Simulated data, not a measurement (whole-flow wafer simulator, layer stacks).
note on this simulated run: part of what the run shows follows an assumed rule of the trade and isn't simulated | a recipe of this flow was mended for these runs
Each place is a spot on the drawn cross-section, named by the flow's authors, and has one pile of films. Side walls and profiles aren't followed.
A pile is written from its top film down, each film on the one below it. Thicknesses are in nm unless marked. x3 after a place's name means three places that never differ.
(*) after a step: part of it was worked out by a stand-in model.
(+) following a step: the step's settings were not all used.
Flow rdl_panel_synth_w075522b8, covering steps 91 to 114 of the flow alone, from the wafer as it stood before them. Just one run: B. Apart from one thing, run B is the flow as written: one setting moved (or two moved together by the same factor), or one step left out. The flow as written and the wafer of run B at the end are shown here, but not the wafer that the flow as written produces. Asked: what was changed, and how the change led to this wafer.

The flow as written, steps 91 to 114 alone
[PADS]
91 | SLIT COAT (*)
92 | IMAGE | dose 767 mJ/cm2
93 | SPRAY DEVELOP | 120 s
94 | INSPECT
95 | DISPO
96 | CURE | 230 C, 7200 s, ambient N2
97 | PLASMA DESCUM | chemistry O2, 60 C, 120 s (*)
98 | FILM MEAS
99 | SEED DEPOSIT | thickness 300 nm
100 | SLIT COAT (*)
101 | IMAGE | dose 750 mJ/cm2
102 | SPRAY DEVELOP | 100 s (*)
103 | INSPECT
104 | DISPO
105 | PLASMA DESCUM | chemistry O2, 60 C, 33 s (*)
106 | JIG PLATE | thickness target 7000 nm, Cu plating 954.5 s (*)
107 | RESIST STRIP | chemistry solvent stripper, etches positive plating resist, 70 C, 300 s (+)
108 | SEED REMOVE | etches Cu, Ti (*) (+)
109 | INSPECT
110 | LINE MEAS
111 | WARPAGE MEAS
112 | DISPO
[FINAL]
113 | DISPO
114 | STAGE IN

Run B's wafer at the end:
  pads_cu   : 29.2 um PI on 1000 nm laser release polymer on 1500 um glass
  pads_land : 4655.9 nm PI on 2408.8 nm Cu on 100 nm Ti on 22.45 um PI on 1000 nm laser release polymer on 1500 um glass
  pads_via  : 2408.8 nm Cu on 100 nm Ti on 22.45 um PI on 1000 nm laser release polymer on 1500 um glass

The reason: step 106, JIG PLATE: thickness target 7000 nm, Cu plating 954.5 s (*), was omitted.

The path from the change to this, step by step:
  108 | SEED REMOVE | etches Cu, Ti (*) (+)
      pads_cu, pads_land, pads_via: Cu loses 300 (all of it), Ti loses 100 (all of it) (as written it would have been: Cu loses 390)
If metal films that touch count as one body, pads_cu has 0 bodies; the flow as written gives 1 body.
If metal films that touch count as one body, pads_land has 1 body; the flow as written gives 2 bodies (between them, from the top down: PI 4655.9).
